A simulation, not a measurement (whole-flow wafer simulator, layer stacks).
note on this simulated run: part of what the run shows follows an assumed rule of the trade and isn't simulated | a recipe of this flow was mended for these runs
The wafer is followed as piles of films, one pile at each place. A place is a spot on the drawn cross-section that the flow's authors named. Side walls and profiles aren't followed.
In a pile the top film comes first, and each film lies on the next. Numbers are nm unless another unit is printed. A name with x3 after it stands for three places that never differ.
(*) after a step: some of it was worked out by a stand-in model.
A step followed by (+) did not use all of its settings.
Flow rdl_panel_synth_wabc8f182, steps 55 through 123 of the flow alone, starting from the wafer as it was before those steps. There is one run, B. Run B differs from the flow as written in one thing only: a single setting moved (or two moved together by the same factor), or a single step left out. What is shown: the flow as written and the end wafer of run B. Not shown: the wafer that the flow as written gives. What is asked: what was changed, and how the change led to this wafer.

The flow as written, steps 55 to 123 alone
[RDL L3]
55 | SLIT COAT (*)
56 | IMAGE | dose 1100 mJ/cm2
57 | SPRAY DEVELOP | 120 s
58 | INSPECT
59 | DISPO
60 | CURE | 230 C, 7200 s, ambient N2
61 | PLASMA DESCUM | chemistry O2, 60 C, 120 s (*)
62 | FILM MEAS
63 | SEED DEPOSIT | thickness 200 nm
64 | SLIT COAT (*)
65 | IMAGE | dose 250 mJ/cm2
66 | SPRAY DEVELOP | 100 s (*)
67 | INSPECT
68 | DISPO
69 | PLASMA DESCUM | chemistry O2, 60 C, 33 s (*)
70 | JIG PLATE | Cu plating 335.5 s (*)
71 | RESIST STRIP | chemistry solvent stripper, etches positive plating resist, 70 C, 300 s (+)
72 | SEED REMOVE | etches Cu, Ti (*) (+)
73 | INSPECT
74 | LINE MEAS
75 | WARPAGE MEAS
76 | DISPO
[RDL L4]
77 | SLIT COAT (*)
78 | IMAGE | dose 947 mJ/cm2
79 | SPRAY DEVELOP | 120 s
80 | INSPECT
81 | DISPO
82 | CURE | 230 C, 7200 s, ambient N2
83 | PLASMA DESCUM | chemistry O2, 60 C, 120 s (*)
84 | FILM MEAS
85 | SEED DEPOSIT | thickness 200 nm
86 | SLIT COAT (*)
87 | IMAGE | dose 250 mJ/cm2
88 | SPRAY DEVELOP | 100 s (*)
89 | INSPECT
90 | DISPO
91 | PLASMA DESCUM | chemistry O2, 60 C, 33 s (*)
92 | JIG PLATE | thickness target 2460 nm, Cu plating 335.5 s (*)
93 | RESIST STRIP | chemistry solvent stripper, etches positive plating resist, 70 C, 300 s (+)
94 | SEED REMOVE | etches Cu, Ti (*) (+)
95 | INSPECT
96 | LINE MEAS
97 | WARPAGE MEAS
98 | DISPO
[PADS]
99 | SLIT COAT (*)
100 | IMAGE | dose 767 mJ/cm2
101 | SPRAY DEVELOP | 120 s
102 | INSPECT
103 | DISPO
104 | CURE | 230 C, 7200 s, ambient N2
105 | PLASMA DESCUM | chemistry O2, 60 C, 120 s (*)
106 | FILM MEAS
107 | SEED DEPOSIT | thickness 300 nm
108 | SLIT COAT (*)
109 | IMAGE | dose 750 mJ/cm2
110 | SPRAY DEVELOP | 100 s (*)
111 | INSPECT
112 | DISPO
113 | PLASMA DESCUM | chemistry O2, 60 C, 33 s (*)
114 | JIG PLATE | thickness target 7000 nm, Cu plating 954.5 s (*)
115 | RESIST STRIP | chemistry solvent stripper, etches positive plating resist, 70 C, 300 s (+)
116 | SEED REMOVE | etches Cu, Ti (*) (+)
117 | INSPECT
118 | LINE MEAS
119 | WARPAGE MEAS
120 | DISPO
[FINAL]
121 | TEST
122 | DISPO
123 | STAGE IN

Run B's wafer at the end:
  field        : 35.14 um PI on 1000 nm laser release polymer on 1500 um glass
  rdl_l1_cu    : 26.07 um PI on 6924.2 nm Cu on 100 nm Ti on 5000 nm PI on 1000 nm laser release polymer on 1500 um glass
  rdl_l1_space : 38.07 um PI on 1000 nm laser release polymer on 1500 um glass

Cause: step 70, JIG PLATE: Cu plating 362.3 s was run, whereas the flow has Cu plating 335.5 s.

How this came from the change, step by step:
  70 | JIG PLATE | Cu plating 335.5 s (*)
      rdl_l3_cu, rdl_l3_land, rdl_l3_via, rdl_l4_land, rdl_l4_via: +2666 Cu (it would be, as written: +2468.8 Cu)
  77 | SLIT COAT (*)
      rdl_l3_space: +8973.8 PI (it would be, as written: +8780.5 PI)
      rdl_l2_rim: +8264.1 PI (it would be, as written: +8037.4 PI)
      (also at 1 further place)
  99 | SLIT COAT (*)
      rdl_l4_via: +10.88 um PI (new film) (it would be, as written: +10.89 um PI (new film))
  108 | SLIT COAT (*)
      rdl_l3_space: +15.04 um ILINE-POS-THICK-GRADE-A (new film) (it would be, as written: +15.03 um ILINE-POS-THICK-GRADE-A (new film))
      rdl_l2_rim: +14.91 um ILINE-POS-THICK-GRADE-A (new film) (it would be, as written: +14.92 um ILINE-POS-THICK-GRADE-A (new film))
      (also at 4 further places)
  115 | RESIST STRIP | chemistry solvent stripper, etches positive plating resist, 70 C, 300 s (+)
      rdl_l3_space: -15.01 um ILINE-POS-THICK-GRADE-A (all of it) (it would be, as written: -15 um ILINE-POS-THICK-GRADE-A (all of it))
      rdl_l2_rim: -14.88 um ILINE-POS-THICK-GRADE-A (all of it) (it would be, as written: -14.89 um ILINE-POS-THICK-GRADE-A (all of it))
      (also at 4 further places)
